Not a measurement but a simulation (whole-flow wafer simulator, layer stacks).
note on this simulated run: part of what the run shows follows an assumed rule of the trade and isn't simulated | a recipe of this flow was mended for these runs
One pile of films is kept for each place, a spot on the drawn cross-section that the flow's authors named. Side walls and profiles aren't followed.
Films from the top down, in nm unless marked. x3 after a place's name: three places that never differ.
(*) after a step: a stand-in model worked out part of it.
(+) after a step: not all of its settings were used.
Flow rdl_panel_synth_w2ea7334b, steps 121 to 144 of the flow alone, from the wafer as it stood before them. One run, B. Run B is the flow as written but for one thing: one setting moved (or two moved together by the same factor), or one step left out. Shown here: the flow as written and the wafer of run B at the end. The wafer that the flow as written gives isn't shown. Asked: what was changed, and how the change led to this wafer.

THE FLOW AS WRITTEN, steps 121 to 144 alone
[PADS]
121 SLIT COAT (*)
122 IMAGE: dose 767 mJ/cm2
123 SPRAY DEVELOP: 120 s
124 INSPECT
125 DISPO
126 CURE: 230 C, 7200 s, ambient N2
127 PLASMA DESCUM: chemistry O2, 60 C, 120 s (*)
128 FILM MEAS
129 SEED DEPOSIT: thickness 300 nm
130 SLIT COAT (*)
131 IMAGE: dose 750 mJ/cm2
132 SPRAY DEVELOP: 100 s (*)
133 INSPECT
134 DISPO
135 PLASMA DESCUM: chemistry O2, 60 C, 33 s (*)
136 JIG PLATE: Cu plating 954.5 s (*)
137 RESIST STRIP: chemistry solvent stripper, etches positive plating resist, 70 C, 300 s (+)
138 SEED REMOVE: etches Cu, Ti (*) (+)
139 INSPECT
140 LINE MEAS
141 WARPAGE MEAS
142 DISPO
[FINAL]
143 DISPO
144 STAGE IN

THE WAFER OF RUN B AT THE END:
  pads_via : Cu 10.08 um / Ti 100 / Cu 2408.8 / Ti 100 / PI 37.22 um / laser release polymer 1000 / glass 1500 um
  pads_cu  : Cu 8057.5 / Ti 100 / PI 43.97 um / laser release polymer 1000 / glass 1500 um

The cause: step 136, JIG PLATE: Cu plating 1107 s was run, where the flow has Cu plating 954.5 s.

How the change led to this, step by step:
  136 JIG PLATE: Cu plating 954.5 s (*)
      pads_via: Cu +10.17 um (as written it would be: Cu +8307.4)
      pads_cu, pads_land: Cu +8147.5 (as written it would be: Cu +7023.8)
